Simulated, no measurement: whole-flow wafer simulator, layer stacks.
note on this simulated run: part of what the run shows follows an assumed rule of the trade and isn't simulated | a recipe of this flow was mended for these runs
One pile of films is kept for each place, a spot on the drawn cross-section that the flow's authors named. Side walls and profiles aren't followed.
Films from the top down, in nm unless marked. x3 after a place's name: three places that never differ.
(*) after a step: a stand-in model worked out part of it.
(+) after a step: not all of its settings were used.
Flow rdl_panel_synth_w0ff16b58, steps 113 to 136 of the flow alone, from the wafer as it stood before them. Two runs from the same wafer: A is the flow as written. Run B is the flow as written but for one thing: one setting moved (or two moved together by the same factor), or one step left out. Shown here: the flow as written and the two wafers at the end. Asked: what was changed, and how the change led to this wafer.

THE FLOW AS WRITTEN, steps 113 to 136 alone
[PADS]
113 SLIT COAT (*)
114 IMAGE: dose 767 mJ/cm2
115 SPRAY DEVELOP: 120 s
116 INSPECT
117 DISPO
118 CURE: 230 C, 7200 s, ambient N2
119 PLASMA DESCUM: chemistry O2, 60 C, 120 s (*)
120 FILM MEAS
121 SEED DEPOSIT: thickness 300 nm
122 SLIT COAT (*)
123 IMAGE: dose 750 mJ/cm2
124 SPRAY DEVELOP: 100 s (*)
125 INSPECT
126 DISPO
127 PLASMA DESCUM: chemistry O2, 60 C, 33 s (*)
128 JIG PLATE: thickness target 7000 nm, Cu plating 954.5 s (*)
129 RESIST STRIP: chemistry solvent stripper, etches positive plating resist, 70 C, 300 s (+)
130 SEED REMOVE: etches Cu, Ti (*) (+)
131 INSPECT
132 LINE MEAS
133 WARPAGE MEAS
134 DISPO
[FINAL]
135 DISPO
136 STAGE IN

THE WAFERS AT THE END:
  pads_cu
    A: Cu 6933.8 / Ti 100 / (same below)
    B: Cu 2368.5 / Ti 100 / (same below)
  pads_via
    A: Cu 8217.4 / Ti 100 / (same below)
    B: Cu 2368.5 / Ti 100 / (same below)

The cause: step 128, JIG PLATE: Cu plating 334.1 s was run, where the flow has Cu plating 954.5 s.

How the change led to this, step by step:
  128 JIG PLATE: thickness target 7000 nm, Cu plating 954.5 s (*)
      pads_cu, pads_land: A Cu +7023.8 | B Cu +2458.5
      pads_via: A Cu +8307.4 | B Cu +2458.5
